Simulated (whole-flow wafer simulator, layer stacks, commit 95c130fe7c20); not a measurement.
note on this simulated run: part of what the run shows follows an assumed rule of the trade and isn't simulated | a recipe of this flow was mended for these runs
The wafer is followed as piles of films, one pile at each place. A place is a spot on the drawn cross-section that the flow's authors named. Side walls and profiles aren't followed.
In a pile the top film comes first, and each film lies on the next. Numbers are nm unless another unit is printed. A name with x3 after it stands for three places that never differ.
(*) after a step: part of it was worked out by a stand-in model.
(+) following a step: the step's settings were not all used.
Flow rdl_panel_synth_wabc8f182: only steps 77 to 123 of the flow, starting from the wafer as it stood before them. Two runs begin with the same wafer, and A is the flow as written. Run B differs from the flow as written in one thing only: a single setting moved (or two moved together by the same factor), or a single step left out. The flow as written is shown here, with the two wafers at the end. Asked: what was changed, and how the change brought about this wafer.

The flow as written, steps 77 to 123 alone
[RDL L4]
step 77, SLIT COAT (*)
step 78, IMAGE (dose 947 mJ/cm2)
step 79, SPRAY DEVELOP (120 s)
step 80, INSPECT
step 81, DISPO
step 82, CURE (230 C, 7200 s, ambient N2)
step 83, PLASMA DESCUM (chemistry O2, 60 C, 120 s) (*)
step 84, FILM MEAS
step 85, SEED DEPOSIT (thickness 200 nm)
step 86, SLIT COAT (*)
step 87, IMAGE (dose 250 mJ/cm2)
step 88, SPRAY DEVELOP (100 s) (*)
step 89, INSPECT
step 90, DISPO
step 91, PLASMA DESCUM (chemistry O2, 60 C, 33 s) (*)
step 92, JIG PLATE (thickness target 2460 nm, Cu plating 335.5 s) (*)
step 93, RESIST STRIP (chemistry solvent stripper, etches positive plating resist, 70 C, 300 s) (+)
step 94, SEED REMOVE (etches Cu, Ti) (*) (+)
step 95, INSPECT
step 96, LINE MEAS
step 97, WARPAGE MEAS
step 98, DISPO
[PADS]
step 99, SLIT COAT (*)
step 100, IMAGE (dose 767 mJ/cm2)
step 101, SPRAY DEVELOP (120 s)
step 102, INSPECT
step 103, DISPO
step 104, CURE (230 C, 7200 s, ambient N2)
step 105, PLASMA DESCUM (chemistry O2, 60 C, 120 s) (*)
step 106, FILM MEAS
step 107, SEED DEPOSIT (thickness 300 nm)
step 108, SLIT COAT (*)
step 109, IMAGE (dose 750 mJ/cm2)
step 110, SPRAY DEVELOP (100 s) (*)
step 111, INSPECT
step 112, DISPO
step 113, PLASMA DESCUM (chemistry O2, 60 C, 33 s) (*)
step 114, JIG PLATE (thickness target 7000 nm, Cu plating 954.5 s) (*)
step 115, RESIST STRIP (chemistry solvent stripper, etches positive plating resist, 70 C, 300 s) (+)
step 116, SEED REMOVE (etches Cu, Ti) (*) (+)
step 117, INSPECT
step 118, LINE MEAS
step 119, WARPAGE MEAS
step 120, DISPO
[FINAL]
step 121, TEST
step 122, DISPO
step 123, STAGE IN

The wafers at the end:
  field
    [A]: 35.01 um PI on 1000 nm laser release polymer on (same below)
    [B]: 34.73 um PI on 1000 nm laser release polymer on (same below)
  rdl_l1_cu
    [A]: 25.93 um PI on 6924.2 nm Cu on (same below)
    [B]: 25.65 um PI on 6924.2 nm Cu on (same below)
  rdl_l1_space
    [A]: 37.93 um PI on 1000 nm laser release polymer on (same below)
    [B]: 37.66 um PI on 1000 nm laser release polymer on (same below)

What caused this: step 92, JIG PLATE: Cu plating 234.8 s was run, though the flow has Cu plating 335.5 s.

Step by step, how the change led to this:
  step 92, JIG PLATE (thickness target 2460 nm, Cu plating 335.5 s) (*)
      rdl_l4_cu, rdl_l4_land, rdl_l4_via, pads_land, pads_via: A +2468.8 Cu | B +1727.8 Cu
  step 99, SLIT COAT (*)
      field: A +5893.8 PI | B +5619.6 PI
      rdl_l1_cu: A +5874.7 PI | B +5600.8 PI
      (as well as at 19 more places)
  step 108, SLIT COAT (*)
      rdl_l4_cu: A +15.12 um ILINE-POS-THICK-GRADE-A (new film) | B +14.87 um ILINE-POS-THICK-GRADE-A (new film)
      rdl_l4_space: A +15.12 um ILINE-POS-THICK-GRADE-A (new film) | B +14.92 um ILINE-POS-THICK-GRADE-A (new film)
      (as well as at 6 more places)
  step 110, SPRAY DEVELOP (100 s) (*)
      pads_cu: A -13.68 um ILINE-POS-THICK-GRADE-A (all of it) | B -13.64 um ILINE-POS-THICK-GRADE-A (all of it)
      pads_land: A -13.11 um ILINE-POS-THICK-GRADE-A (all of it) | B -13.17 um ILINE-POS-THICK-GRADE-A (all of it)
      (as well as at 1 more place)
  step 115, RESIST STRIP (chemistry solvent stripper, etches positive plating resist, 70 C, 300 s) (+)
      rdl_l4_cu: A -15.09 um ILINE-POS-THICK-GRADE-A (all of it) | B -14.84 um ILINE-POS-THICK-GRADE-A (all of it)
      rdl_l4_space: A -15.09 um ILINE-POS-THICK-GRADE-A (all of it) | B -14.89 um ILINE-POS-THICK-GRADE-A (all of it)
      (as well as at 3 more places)
